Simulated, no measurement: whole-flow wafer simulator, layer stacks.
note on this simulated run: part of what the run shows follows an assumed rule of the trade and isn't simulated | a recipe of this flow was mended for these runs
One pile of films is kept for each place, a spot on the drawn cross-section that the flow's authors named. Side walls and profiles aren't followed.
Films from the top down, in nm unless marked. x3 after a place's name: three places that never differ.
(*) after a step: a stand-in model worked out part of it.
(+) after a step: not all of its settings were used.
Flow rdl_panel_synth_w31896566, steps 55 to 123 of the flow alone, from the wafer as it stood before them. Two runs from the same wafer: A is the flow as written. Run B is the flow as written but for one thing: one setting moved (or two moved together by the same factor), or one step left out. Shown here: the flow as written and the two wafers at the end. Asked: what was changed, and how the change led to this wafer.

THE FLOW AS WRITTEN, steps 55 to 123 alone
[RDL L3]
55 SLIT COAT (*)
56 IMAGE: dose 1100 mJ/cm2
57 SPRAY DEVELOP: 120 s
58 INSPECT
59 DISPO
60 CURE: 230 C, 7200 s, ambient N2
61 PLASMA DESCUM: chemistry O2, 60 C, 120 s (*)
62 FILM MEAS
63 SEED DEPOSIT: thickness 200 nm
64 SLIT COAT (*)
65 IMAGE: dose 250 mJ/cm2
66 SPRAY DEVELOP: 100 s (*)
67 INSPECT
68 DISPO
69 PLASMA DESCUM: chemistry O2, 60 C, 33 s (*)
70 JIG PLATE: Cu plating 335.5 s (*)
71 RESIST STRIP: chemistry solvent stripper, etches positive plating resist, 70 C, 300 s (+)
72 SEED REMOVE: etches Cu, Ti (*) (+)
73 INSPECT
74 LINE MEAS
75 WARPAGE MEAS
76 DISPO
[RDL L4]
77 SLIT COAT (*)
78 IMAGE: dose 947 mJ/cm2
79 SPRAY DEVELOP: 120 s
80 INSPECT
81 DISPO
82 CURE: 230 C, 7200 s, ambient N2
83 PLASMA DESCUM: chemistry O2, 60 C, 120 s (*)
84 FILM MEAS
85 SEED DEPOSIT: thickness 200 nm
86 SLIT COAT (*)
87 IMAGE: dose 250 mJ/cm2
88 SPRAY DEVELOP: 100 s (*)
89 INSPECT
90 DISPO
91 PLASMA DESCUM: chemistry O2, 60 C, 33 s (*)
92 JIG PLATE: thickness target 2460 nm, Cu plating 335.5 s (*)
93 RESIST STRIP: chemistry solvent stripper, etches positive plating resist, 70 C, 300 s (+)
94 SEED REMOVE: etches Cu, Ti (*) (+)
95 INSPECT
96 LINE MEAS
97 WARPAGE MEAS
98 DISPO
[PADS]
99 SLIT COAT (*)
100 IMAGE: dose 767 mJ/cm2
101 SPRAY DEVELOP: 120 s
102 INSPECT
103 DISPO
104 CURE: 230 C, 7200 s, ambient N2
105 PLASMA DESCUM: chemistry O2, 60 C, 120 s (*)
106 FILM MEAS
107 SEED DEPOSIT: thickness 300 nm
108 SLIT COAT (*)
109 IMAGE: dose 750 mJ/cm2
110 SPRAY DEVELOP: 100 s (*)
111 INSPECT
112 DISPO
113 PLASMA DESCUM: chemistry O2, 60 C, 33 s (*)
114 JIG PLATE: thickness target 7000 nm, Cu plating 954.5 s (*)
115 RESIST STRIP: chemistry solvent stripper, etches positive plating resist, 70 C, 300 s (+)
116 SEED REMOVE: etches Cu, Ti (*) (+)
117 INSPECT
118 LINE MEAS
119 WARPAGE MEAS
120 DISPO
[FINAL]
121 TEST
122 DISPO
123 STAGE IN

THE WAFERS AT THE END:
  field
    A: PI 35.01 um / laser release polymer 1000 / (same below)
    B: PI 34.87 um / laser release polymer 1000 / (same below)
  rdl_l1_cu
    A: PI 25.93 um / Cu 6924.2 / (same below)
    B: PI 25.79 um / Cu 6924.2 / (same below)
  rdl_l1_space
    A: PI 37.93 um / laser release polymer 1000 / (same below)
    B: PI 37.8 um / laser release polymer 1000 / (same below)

The cause: step 70, JIG PLATE: Cu plating 308.7 s was run, where the flow has Cu plating 335.5 s.

How the change led to this, step by step:
  70 JIG PLATE: Cu plating 335.5 s (*)
      rdl_l3_cu, rdl_l3_land, rdl_l3_via, rdl_l4_land, rdl_l4_via: A Cu +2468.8 | B Cu +2271.6
  77 SLIT COAT (*)
      rdl_l3_space: A PI +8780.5 | B PI +8589
      rdl_l2_rim: A PI +8037.4 | B PI +7802.1
      (and at 2 more places)
  99 SLIT COAT (*)
      rdl_l4_via: A PI +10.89 um (new film) | B PI +10.91 um (new film)
  108 SLIT COAT (*)
      rdl_l3_cu: A ILINE-POS-THICK-GRADE-A +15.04 um (new film) | B ILINE-POS-THICK-GRADE-A +15.03 um (new film)
      rdl_l2_rim: A ILINE-POS-THICK-GRADE-A +14.92 um (new film) | B ILINE-POS-THICK-GRADE-A +14.94 um (new film)
      (and at 3 more places)
  115 RESIST STRIP: chemistry solvent stripper, etches positive plating resist, 70 C, 300 s (+)
      rdl_l3_cu: A ILINE-POS-THICK-GRADE-A -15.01 um (all of it) | B ILINE-POS-THICK-GRADE-A -15 um (all of it)
      rdl_l2_rim: A ILINE-POS-THICK-GRADE-A -14.89 um (all of it) | B ILINE-POS-THICK-GRADE-A -14.91 um (all of it)
      (and at 3 more places)
